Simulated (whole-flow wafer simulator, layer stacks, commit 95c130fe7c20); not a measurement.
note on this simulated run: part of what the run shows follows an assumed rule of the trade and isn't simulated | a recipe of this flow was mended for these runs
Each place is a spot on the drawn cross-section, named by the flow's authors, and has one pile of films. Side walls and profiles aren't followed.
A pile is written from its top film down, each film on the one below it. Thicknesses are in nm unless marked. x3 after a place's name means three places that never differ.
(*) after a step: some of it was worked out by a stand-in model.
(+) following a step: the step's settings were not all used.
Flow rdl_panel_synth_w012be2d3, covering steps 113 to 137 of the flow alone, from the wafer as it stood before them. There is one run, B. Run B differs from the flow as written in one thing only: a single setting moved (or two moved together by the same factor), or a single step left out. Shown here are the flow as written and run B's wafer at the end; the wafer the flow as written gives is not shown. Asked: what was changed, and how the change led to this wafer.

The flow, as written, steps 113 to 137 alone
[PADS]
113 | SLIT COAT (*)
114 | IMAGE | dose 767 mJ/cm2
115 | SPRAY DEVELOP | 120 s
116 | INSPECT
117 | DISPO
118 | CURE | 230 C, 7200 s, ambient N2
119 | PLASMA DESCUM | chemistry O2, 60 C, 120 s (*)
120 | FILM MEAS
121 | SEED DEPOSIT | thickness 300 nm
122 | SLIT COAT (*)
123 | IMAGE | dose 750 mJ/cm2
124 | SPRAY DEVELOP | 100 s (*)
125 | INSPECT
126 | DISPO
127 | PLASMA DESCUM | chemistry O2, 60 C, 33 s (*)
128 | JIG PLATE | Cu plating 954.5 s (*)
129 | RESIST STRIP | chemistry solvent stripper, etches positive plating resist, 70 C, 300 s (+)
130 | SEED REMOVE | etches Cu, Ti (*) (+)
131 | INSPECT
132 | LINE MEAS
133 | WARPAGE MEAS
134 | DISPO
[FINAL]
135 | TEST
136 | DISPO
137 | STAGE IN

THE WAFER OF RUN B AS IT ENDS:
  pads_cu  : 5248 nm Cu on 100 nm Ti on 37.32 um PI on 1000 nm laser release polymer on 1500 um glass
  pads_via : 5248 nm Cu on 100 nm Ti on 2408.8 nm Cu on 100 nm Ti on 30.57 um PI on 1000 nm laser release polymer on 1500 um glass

The reason: step 128, JIG PLATE: Cu plating 725.4 s was run, though the flow has Cu plating 954.5 s.

Step by step, how the change led to this:
  128 | JIG PLATE | Cu plating 954.5 s (*)
      pads_cu, pads_land: Cu gains 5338 (in the flow as written it would be: Cu gains 7023.8)
      pads_via: Cu gains 5338 (in the flow as written it would be: Cu gains 8307.4)
